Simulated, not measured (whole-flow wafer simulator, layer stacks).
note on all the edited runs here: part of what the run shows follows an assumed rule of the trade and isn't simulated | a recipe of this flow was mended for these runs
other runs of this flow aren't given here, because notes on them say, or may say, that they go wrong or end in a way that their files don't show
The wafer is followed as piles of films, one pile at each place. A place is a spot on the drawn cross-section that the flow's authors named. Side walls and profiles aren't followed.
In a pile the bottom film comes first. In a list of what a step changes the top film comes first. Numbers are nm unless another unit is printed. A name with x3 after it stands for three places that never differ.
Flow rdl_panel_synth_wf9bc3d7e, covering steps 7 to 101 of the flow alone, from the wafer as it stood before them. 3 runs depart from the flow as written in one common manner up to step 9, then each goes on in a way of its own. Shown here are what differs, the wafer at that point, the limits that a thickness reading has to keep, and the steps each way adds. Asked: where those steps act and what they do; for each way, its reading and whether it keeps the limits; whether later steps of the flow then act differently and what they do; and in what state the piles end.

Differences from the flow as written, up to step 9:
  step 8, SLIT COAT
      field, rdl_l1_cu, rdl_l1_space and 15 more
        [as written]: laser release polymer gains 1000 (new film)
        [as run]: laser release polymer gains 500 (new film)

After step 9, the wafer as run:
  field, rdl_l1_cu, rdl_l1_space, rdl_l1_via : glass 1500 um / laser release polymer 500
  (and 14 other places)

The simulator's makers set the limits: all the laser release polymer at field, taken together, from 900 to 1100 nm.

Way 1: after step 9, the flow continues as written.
  Reading after step 9: 500 nm, not within the limits.
  None of the later steps of the flow acts differently than as written at any place that is followed.
  At field, rdl_l1_cu, rdl_l1_space and 15 more, the piles at the end differ from the flow's by more than 2% or 0.5 nm, whichever is larger.
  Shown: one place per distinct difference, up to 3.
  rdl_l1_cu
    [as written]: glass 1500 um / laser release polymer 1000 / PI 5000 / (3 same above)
    [this way]: glass 1500 um / laser release polymer 500 / PI 5000 / (3 same above)
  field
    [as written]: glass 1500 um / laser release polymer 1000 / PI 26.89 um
    [this way]: glass 1500 um / laser release polymer 500 / PI 26.89 um
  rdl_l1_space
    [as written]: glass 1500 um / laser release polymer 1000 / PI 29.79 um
    [this way]: glass 1500 um / laser release polymer 500 / PI 29.79 um

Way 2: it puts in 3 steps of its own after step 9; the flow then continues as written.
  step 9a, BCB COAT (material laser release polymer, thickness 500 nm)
      field, rdl_l1_cu, rdl_l1_space and 15 more
        laser release polymer gains 500
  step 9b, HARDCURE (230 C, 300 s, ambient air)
      leaves every film unchanged at each place that is followed
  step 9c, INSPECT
      leaves every film unchanged at each place that is followed
  Reading after step 9c: 1000 nm, inside the limits.
  None of the later steps of the flow acts differently than as written at any place that is followed.
  At every place that both follow, the piles at the end match the flow's.

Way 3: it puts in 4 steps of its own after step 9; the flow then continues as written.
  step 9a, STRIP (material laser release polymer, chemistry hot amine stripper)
      field, rdl_l1_cu, rdl_l1_space and 15 more
        laser release polymer loses 500 (all of it)
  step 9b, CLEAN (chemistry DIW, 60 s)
      leaves every film unchanged at each place that is followed
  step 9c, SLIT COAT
      field, rdl_l1_cu, rdl_l1_space and 15 more
        laser release polymer gains 1000 (new film)
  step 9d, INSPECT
      leaves every film unchanged at each place that is followed
  Reading after step 9d: 1000 nm, inside the limits.
  None of the later steps of the flow acts differently than as written at any place that is followed.
  At every place that both follow, the piles at the end match the flow's.

Inside the limits: way 2, way 3. Outside the limits: way 1.
